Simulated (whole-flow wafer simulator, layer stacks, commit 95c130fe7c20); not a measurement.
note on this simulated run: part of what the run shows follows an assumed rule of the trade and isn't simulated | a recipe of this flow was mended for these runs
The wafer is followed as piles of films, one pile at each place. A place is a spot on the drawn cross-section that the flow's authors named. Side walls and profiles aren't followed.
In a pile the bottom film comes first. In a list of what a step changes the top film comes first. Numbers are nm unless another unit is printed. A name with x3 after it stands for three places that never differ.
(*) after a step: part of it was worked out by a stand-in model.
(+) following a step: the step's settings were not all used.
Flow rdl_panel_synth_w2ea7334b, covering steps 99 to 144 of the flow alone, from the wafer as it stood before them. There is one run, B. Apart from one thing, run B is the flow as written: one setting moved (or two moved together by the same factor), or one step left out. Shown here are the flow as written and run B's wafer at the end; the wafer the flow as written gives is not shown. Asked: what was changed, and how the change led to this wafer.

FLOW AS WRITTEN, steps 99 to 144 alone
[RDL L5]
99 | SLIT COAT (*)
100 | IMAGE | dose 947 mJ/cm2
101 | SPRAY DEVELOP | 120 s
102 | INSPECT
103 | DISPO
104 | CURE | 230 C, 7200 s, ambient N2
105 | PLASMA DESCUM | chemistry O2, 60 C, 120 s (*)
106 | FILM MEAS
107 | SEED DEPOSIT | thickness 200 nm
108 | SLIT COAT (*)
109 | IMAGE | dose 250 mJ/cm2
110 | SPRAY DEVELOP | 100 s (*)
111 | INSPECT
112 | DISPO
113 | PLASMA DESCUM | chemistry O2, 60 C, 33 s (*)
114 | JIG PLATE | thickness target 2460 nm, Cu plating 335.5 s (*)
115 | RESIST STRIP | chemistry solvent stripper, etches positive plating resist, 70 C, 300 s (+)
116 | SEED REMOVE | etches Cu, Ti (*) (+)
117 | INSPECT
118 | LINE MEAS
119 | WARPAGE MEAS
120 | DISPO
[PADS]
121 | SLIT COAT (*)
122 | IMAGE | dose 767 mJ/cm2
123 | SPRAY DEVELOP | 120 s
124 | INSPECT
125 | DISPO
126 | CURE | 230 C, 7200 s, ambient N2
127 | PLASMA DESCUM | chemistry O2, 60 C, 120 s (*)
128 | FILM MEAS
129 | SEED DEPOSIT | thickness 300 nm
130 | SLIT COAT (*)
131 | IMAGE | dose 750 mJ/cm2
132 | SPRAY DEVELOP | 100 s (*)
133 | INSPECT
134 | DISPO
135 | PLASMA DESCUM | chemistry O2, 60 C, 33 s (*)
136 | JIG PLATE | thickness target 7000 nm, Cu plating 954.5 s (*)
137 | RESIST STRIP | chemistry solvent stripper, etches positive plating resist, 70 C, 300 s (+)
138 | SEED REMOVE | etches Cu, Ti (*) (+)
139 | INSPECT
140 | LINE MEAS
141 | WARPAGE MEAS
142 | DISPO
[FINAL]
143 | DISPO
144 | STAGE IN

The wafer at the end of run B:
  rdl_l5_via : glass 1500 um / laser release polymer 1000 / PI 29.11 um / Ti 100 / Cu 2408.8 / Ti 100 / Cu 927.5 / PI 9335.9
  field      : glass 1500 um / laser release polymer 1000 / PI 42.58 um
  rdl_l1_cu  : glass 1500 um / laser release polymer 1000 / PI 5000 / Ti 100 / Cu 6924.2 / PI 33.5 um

Cause: step 114, JIG PLATE: Cu plating 134.2 s was run, though the flow has Cu plating 335.5 s.

Step by step, how the change led to this:
  114 | JIG PLATE | thickness target 2460 nm, Cu plating 335.5 s (*)
      rdl_l5_cu, rdl_l5_land, rdl_l5_via, pads_land, pads_via: +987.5 Cu (it would be, as written: +2468.8 Cu)
  121 | SLIT COAT (*)
      rdl_l5_via: +9335.9 PI (new film) (it would be, as written: +10.89 um PI (new film))
      rdl_l2_cu, rdl_l2_space: +5451.9 PI (it would be, as written: +5993.4 PI)
      (also at 22 further places)
  130 | SLIT COAT (*)
      rdl_l2_cu, rdl_l2_space: +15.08 um ILINE-POS-THICK-GRADE-A (new film) (it would be, as written: +15.07 um ILINE-POS-THICK-GRADE-A (new film))
      rdl_l2_land: +14.92 um ILINE-POS-THICK-GRADE-A (new film) (it would be, as written: +14.93 um ILINE-POS-THICK-GRADE-A (new film))
      (also at 10 further places)
  132 | SPRAY DEVELOP | 100 s (*)
      pads_cu: -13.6 um ILINE-POS-THICK-GRADE-A (all of it) (it would be, as written: -13.68 um ILINE-POS-THICK-GRADE-A (all of it))
      pads_land: -13.24 um ILINE-POS-THICK-GRADE-A (all of it) (it would be, as written: -13.11 um ILINE-POS-THICK-GRADE-A (all of it))
      (also at 1 further place)
  136 | JIG PLATE | thickness target 7000 nm, Cu plating 954.5 s (*)
      pads_via: +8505 Cu (it would be, as written: +8307.4 Cu)
  137 | RESIST STRIP | chemistry solvent stripper, etches positive plating resist, 70 C, 300 s (+)
      rdl_l2_land: -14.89 um ILINE-POS-THICK-GRADE-A (all of it) (it would be, as written: -14.9 um ILINE-POS-THICK-GRADE-A (all of it))
      rdl_l2_via: -14.85 um ILINE-POS-THICK-GRADE-A (all of it) (it would be, as written: -14.86 um ILINE-POS-THICK-GRADE-A (all of it))
      (also at 6 further places)
